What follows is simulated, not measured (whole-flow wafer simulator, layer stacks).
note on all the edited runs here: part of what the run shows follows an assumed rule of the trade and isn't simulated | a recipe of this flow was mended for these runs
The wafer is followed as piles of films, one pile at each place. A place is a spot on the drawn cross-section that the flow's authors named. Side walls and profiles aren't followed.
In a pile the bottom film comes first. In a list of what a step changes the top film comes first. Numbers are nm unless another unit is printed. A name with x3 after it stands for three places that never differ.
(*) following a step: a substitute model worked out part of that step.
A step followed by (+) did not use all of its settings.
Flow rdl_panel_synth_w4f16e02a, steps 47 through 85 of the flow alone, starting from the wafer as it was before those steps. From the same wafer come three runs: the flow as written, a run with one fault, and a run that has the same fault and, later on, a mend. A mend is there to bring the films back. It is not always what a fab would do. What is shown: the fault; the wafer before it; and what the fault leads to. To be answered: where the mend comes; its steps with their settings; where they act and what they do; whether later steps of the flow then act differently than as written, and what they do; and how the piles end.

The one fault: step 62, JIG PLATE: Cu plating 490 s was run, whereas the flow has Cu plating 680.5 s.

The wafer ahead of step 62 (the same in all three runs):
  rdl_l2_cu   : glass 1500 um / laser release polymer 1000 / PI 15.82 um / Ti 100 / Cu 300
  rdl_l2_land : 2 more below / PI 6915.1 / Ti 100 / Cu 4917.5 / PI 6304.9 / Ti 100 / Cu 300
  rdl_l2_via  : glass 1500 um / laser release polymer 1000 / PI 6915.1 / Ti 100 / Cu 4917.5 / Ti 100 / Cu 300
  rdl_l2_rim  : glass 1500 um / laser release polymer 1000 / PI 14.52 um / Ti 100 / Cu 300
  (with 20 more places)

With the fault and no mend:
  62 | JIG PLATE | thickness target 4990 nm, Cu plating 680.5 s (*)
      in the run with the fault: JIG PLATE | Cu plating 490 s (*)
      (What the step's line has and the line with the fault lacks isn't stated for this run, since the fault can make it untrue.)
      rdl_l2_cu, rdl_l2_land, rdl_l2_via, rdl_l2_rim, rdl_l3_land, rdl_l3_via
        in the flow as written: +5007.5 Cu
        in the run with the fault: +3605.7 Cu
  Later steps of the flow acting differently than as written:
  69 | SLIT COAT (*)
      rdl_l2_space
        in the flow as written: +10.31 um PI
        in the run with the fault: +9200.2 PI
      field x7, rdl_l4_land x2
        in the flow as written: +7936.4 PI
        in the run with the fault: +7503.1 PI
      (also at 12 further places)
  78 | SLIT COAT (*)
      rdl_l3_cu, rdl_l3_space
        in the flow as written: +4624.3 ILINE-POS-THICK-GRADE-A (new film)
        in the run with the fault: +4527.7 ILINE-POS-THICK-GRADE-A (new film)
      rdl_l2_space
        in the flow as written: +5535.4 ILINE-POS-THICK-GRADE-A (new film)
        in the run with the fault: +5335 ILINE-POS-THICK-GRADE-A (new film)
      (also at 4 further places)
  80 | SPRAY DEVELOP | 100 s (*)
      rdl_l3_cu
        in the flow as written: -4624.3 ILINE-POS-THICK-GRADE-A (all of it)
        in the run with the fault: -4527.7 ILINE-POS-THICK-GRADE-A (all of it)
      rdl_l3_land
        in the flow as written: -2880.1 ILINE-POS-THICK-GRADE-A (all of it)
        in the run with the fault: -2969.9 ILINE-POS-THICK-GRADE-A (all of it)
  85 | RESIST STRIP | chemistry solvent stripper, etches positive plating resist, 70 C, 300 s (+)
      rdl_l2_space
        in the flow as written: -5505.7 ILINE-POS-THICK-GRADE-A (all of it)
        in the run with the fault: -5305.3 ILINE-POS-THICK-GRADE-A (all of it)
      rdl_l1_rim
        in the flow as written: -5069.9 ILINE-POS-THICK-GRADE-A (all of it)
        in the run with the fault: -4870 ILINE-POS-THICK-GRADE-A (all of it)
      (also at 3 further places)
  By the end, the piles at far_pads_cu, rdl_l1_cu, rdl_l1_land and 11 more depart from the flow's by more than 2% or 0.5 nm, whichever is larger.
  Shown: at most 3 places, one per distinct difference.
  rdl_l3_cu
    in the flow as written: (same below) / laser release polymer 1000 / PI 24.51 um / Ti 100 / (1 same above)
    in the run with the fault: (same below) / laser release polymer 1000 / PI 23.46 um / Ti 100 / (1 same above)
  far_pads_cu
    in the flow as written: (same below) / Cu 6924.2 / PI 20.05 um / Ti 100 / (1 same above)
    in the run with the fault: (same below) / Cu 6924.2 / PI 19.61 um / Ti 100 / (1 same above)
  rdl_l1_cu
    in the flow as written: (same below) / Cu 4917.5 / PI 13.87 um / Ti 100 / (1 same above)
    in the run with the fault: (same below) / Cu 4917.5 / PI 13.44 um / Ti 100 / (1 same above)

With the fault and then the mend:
  The mend follows step 62.
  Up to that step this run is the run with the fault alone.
  62a | JIG PLATE | Cu plating 190.5 s (*) (the flow's step 62, run once more with other settings)
      rdl_l2_cu, rdl_l2_land, rdl_l2_via, rdl_l2_rim, rdl_l3_land, rdl_l3_via
        +1401.8 Cu
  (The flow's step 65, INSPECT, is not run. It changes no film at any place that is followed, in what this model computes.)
  None of the later steps of the flow acts differently than as written at any place that is followed.
  At every place that both follow, the piles at the end match the flow's.
